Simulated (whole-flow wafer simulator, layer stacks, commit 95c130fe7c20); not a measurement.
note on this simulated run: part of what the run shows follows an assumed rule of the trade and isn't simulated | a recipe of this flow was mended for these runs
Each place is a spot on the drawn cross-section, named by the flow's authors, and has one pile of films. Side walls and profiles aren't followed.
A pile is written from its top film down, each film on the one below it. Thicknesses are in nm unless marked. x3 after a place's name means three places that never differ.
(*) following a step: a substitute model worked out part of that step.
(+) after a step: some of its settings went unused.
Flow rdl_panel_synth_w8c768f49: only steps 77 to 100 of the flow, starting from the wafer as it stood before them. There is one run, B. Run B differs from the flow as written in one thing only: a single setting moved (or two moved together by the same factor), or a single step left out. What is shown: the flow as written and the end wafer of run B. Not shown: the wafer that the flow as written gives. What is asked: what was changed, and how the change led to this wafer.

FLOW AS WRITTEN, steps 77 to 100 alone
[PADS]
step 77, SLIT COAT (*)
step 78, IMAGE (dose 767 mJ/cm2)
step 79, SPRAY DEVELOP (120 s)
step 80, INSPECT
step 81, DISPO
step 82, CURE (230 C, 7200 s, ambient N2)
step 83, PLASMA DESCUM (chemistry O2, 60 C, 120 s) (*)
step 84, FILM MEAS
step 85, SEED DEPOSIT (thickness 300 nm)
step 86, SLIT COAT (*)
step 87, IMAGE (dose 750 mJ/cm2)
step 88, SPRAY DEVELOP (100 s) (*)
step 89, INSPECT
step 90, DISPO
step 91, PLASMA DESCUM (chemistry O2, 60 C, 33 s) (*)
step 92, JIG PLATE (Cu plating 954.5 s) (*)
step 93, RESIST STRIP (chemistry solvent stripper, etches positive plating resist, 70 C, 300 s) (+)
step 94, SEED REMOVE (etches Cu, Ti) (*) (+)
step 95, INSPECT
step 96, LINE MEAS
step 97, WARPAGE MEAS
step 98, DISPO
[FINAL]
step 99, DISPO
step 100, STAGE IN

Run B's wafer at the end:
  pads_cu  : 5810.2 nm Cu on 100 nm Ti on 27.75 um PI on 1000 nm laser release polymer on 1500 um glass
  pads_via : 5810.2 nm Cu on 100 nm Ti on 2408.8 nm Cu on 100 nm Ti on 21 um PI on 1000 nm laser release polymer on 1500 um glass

What caused this: step 92, JIG PLATE: Cu plating 801.8 s was run, though the flow has Cu plating 954.5 s.

The path from the change to this, step by step:
  step 92, JIG PLATE (Cu plating 954.5 s) (*)
      pads_cu, pads_land: Cu gains 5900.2 (it would be, as written: Cu gains 7023.8)
      pads_via: Cu gains 5900.2 (it would be, as written: Cu gains 8307.4)
